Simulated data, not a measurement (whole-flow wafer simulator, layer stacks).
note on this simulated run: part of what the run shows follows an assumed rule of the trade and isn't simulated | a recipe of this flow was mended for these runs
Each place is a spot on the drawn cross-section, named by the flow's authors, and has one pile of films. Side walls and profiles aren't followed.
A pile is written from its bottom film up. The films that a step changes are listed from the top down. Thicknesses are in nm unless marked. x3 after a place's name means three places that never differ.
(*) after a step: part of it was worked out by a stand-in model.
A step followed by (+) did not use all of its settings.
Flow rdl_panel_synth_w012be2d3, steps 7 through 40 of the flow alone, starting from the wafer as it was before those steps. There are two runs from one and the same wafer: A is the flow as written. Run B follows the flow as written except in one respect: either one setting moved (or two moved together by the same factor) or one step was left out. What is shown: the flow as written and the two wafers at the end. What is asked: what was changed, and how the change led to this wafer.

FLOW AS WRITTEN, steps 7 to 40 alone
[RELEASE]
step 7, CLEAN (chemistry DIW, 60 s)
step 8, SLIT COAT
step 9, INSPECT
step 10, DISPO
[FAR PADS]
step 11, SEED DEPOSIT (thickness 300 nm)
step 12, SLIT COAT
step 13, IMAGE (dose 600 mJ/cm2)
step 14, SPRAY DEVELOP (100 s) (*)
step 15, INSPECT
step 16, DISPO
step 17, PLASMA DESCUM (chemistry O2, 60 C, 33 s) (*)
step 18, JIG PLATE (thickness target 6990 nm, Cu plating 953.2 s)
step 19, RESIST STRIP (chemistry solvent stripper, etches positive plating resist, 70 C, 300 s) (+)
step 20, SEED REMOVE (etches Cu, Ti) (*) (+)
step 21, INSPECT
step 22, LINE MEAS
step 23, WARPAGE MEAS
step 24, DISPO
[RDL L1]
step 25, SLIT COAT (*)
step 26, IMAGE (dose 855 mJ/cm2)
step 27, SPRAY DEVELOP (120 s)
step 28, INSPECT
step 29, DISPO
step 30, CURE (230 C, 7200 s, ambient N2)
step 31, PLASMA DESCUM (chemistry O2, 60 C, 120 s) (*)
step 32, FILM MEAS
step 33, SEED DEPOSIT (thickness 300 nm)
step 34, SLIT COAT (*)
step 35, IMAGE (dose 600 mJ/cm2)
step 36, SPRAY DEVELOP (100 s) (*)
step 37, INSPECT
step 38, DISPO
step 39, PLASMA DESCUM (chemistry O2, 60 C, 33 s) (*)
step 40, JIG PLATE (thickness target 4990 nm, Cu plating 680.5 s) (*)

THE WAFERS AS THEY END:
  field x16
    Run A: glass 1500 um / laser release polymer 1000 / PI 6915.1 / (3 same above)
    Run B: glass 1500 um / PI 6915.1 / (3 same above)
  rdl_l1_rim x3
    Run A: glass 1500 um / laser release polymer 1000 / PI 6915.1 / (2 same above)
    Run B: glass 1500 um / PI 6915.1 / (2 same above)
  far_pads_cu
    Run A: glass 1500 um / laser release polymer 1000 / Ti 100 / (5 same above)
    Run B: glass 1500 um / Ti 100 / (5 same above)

Cause: step 8, SLIT COAT, was skipped.

Step by step, how the change led to this:
  (no step that both runs have acts differently)
